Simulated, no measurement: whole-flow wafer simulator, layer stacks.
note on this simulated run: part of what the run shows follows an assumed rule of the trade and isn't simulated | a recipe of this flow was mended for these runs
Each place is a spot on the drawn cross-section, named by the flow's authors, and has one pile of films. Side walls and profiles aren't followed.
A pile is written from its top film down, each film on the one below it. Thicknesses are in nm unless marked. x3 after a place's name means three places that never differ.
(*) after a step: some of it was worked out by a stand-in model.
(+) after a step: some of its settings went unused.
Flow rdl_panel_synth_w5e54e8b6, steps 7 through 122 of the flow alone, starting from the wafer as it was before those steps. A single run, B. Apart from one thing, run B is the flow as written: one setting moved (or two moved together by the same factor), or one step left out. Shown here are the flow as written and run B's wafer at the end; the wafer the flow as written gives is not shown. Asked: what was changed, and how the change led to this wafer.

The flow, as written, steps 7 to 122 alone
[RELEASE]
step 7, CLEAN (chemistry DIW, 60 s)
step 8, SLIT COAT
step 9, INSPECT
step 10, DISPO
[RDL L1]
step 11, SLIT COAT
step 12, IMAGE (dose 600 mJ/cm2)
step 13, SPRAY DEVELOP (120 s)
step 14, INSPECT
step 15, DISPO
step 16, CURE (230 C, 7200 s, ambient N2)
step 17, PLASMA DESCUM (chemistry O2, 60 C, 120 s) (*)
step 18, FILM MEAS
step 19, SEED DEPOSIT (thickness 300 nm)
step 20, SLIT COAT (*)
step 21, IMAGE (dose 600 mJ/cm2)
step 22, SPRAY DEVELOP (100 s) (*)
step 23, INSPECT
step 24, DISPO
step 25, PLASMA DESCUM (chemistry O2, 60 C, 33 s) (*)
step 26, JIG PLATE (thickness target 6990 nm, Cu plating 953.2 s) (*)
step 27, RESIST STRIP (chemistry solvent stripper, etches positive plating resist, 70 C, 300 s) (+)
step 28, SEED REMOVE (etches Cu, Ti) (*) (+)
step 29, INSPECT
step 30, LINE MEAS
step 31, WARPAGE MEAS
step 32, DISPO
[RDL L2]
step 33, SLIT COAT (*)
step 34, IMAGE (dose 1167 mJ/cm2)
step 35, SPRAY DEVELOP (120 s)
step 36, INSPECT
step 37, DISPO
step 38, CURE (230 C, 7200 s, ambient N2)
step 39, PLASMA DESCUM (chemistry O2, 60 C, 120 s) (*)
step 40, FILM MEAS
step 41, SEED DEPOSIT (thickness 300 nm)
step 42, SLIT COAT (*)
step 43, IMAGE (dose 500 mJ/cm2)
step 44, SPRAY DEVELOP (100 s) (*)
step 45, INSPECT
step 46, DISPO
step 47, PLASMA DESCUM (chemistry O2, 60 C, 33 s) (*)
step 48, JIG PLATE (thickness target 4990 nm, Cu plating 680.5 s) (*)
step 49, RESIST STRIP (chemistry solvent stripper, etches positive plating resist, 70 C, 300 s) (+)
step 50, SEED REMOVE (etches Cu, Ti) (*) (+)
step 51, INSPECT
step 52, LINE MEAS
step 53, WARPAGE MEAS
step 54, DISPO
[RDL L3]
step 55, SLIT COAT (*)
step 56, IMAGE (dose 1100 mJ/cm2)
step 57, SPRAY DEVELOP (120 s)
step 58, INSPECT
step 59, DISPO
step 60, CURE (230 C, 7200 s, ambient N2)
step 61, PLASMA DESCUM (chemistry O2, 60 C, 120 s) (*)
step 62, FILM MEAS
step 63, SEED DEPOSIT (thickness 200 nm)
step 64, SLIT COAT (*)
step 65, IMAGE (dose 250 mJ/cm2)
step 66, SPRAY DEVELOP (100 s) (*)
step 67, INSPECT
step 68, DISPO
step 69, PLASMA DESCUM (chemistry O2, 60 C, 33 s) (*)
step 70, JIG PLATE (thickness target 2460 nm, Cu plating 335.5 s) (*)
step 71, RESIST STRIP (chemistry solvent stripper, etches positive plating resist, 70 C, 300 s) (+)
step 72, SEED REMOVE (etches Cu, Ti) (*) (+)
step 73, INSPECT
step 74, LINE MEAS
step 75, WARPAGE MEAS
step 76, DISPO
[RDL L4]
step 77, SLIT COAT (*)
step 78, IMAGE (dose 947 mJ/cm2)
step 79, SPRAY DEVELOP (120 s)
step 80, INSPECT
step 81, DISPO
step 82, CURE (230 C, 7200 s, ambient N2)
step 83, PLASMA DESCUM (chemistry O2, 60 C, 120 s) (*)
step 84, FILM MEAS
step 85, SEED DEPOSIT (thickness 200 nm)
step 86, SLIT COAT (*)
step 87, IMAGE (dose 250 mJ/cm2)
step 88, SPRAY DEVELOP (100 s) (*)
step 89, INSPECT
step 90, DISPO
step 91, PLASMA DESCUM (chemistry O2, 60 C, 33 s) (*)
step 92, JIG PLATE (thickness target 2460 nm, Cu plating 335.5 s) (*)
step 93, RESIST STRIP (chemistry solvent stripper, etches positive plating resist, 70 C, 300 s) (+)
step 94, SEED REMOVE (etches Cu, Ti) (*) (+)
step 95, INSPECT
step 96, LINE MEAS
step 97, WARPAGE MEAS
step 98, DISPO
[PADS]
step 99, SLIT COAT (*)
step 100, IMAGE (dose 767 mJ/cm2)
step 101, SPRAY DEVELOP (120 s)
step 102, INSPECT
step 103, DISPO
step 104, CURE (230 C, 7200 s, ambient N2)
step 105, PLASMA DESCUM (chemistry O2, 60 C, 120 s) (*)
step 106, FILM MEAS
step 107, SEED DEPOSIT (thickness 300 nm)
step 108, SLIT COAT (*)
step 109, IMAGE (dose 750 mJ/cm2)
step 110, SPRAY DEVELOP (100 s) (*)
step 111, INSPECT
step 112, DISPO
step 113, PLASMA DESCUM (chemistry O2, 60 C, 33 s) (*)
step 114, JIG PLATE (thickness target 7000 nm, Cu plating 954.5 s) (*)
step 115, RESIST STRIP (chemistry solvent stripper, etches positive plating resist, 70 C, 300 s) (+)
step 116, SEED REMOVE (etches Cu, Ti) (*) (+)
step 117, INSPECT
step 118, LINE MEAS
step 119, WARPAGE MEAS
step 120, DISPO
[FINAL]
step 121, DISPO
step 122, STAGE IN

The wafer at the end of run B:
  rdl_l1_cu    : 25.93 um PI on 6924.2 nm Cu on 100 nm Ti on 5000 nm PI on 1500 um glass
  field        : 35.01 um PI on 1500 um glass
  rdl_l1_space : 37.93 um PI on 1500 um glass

Cause: step 8, SLIT COAT, was omitted.

Step by step, how the change led to this:
  (no step that both runs have acts differently)
